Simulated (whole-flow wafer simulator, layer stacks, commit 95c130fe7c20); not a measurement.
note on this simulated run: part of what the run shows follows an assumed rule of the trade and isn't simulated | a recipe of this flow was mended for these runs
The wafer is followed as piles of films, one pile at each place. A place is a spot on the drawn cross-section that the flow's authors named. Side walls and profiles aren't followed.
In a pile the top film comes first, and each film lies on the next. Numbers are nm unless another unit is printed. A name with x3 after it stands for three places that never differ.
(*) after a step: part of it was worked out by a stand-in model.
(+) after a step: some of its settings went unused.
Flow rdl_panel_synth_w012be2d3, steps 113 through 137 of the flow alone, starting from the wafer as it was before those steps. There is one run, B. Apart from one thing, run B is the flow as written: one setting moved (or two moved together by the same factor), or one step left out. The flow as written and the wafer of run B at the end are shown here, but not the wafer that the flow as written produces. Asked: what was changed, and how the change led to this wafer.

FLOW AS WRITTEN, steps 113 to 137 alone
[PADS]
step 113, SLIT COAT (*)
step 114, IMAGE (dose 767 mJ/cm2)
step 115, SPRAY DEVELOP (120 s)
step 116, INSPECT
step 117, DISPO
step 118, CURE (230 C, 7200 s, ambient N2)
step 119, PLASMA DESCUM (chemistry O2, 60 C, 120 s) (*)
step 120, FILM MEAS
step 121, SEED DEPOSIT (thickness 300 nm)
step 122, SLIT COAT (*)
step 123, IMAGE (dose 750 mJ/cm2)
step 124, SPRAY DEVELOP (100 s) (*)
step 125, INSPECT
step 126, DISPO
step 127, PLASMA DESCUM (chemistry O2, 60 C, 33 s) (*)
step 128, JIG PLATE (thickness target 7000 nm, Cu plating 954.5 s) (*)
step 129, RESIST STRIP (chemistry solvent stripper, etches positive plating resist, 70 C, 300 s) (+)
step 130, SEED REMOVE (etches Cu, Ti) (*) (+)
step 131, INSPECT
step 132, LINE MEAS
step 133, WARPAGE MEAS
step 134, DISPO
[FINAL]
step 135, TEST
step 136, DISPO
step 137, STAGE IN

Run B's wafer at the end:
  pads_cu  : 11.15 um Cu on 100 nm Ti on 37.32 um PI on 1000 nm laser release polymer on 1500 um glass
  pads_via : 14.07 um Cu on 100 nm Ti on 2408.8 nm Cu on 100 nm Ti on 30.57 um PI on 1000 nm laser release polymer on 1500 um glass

The reason: step 128, JIG PLATE: Cu plating 1527 s was run, while the flow as written has Cu plating 954.5 s.

How this came from the change, step by step:
  step 128, JIG PLATE (thickness target 7000 nm, Cu plating 954.5 s) (*)
      pads_cu, pads_land: Cu gains 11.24 um (as written it would have been: Cu gains 7023.8)
      pads_via: Cu gains 14.16 um (as written it would have been: Cu gains 8307.4)
